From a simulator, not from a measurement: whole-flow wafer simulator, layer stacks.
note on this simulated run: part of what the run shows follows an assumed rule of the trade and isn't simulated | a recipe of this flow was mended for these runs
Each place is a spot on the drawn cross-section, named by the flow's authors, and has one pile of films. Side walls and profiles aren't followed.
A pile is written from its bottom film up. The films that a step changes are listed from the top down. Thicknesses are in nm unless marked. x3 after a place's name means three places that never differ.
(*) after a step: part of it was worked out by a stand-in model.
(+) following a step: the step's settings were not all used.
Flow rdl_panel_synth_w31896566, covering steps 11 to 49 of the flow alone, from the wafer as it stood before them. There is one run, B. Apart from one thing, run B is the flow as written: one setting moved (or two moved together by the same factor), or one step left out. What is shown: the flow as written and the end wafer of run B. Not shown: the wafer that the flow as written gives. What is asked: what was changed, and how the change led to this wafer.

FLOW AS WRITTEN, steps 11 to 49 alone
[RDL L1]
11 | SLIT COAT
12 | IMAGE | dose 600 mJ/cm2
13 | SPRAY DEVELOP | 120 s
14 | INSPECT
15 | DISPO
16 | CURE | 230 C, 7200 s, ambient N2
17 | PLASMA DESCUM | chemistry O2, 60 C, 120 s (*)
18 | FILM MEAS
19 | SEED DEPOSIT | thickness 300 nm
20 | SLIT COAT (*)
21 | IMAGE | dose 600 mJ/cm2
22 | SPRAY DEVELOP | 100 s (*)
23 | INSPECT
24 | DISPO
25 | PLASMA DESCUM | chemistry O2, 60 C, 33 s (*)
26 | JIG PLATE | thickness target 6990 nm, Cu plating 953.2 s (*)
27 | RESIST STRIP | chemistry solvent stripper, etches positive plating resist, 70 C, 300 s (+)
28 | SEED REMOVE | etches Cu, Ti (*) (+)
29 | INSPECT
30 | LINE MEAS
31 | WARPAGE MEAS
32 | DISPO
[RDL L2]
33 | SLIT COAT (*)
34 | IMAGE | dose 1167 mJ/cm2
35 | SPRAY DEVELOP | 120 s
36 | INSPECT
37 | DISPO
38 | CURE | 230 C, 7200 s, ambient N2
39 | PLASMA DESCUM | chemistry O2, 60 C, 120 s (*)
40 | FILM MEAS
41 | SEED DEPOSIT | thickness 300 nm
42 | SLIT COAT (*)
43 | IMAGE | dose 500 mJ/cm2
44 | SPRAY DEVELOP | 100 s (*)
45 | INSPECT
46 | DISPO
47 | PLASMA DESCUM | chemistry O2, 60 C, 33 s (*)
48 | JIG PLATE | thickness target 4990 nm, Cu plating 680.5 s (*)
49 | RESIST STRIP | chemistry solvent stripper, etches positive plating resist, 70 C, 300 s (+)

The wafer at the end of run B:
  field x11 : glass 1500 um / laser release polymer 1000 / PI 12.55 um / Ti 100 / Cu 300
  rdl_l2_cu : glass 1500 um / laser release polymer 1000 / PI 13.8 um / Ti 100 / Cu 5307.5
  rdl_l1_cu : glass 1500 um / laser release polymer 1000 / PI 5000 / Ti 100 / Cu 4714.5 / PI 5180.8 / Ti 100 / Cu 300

Cause: step 26, JIG PLATE: Cu plating 652.9 s was run, while the flow as written has Cu plating 953.2 s.

How this came from the change, step by step:
  26 | JIG PLATE | thickness target 6990 nm, Cu plating 953.2 s (*)
      rdl_l1_cu, rdl_l1_via, rdl_l1_rim, rdl_l2_land, rdl_l2_via: Cu gains 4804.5 (it would be, as written: Cu gains 7014.2)
  33 | SLIT COAT (*)
      rdl_l1_space: PI gains 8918 (it would be, as written: PI gains 10.38 um)
      field x11, rdl_l2_rim x3: PI gains 7554.9 (it would be, as written: PI gains 8062.5)
      (and at 5 other places as well)
  42 | SLIT COAT (*)
      rdl_l2_cu, rdl_l2_space: ILINE-POS-THICK-GRADE-A gains 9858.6 (new film) (it would be, as written: ILINE-POS-THICK-GRADE-A gains 10.13 um (new film))
      rdl_l1_space: ILINE-POS-THICK-GRADE-A gains 10.21 um (new film) (it would be, as written: ILINE-POS-THICK-GRADE-A gains 10.52 um (new film))
      (and at 3 other places as well)
  44 | SPRAY DEVELOP | 100 s (*)
      rdl_l2_cu: ILINE-POS-THICK-GRADE-A loses 9858.6 (all of it) (it would be, as written: ILINE-POS-THICK-GRADE-A loses 10.13 um (all of it))
      rdl_l2_land: ILINE-POS-THICK-GRADE-A loses 7445.5 (all of it) (it would be, as written: ILINE-POS-THICK-GRADE-A loses 7139.5 (all of it))
      (and at 1 other place as well)
  49 | RESIST STRIP | chemistry solvent stripper, etches positive plating resist, 70 C, 300 s (+)
      rdl_l2_space: ILINE-POS-THICK-GRADE-A loses 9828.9 (all of it) (it would be, as written: ILINE-POS-THICK-GRADE-A loses 10.1 um (all of it))
      rdl_l1_space: ILINE-POS-THICK-GRADE-A loses 10.19 um (all of it) (it would be, as written: ILINE-POS-THICK-GRADE-A loses 10.49 um (all of it))
      (and at 1 other place as well)
